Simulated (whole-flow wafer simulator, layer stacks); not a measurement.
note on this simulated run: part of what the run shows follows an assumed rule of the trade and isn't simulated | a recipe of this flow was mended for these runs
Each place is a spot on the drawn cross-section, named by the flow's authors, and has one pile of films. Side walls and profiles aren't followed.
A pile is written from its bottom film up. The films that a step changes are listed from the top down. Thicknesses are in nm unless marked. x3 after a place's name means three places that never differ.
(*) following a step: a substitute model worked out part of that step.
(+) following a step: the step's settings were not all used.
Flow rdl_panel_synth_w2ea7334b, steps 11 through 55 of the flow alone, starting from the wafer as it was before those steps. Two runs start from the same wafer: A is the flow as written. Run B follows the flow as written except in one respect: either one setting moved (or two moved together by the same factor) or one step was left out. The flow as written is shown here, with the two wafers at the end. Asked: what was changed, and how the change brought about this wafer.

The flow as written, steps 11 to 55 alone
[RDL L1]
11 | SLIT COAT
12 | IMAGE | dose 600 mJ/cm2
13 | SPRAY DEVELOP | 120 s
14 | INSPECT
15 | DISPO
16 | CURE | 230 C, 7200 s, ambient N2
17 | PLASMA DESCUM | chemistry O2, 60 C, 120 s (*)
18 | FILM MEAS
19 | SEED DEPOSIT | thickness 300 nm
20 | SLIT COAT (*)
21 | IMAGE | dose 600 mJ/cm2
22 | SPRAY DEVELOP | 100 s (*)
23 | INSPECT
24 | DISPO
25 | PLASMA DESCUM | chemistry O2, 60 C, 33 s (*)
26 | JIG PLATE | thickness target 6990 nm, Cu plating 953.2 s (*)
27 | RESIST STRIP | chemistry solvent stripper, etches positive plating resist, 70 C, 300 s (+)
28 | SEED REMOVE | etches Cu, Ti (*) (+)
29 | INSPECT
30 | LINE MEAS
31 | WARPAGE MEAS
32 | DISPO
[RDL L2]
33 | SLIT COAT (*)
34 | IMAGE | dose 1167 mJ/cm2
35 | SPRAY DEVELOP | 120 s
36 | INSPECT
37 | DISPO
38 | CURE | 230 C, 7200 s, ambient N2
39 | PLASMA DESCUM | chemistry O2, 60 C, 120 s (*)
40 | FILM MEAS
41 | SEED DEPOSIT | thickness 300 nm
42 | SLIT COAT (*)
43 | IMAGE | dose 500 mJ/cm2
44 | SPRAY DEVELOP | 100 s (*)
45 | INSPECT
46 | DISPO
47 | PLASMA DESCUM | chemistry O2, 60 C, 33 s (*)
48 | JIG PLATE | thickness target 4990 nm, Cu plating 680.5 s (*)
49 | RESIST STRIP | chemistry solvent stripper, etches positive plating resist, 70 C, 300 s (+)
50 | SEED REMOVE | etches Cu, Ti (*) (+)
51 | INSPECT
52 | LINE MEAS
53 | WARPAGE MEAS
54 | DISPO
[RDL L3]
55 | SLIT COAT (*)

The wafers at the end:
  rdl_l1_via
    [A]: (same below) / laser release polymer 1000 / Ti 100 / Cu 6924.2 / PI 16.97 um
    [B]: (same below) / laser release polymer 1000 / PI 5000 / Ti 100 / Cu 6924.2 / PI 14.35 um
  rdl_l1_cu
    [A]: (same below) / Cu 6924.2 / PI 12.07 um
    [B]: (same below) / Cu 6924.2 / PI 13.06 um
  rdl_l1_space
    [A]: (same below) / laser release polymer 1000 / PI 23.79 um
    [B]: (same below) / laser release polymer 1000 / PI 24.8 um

The reason: step 13, SPRAY DEVELOP: 120 s, was omitted.

The path from the change to this, step by step:
  20 | SLIT COAT (*)
      rdl_l1_cu: A ILINE-POS-THICK-GRADE-A gains 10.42 um (new film) | B ILINE-POS-THICK-GRADE-A gains 12 um (new film)
      rdl_l1_space: A ILINE-POS-THICK-GRADE-A gains 10.94 um (new film) | B ILINE-POS-THICK-GRADE-A gains 12 um (new film)
      (also at 1 further place)
  22 | SPRAY DEVELOP | 100 s (*)
      rdl_l1_cu: A ILINE-POS-THICK-GRADE-A loses 10.42 um (all of it) | B ILINE-POS-THICK-GRADE-A loses 12 um (all of it)
      rdl_l1_via: A ILINE-POS-THICK-GRADE-A loses 13.83 um (all of it) | B ILINE-POS-THICK-GRADE-A loses 12 um (all of it)
  27 | RESIST STRIP | chemistry solvent stripper, etches positive plating resist, 70 C, 300 s (+)
      rdl_l1_space: A ILINE-POS-THICK-GRADE-A loses 10.91 um (all of it) | B ILINE-POS-THICK-GRADE-A loses 11.97 um (all of it)
  33 | SLIT COAT (*)
      rdl_l1_cu: A PI gains 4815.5 (new film) | B PI gains 5406.8 (new film)
      rdl_l1_space: A PI gains 10.38 um | B PI gains 10.99 um
      (also at 1 further place)
  42 | SLIT COAT (*)
      rdl_l1_via: A ILINE-POS-THICK-GRADE-A gains 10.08 um (new film) | B ILINE-POS-THICK-GRADE-A gains 9151.1 (new film)
      rdl_l1_cu: A ILINE-POS-THICK-GRADE-A gains 9269.6 (new film) | B ILINE-POS-THICK-GRADE-A gains 9750.6 (new film)
      (also at 1 further place)
  49 | RESIST STRIP | chemistry solvent stripper, etches positive plating resist, 70 C, 300 s (+)
      rdl_l1_via: A ILINE-POS-THICK-GRADE-A loses 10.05 um (all of it) | B ILINE-POS-THICK-GRADE-A loses 9121.4 (all of it)
      rdl_l1_cu: A ILINE-POS-THICK-GRADE-A loses 9239.9 (all of it) | B ILINE-POS-THICK-GRADE-A loses 9720.9 (all of it)
      (also at 1 further place)
  55 | SLIT COAT (*)
      rdl_l1_cu: A PI gains 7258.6 | B PI gains 7654.9
      rdl_l1_space: A PI gains 8409.5 | B PI gains 8803.7
      (also at 1 further place)
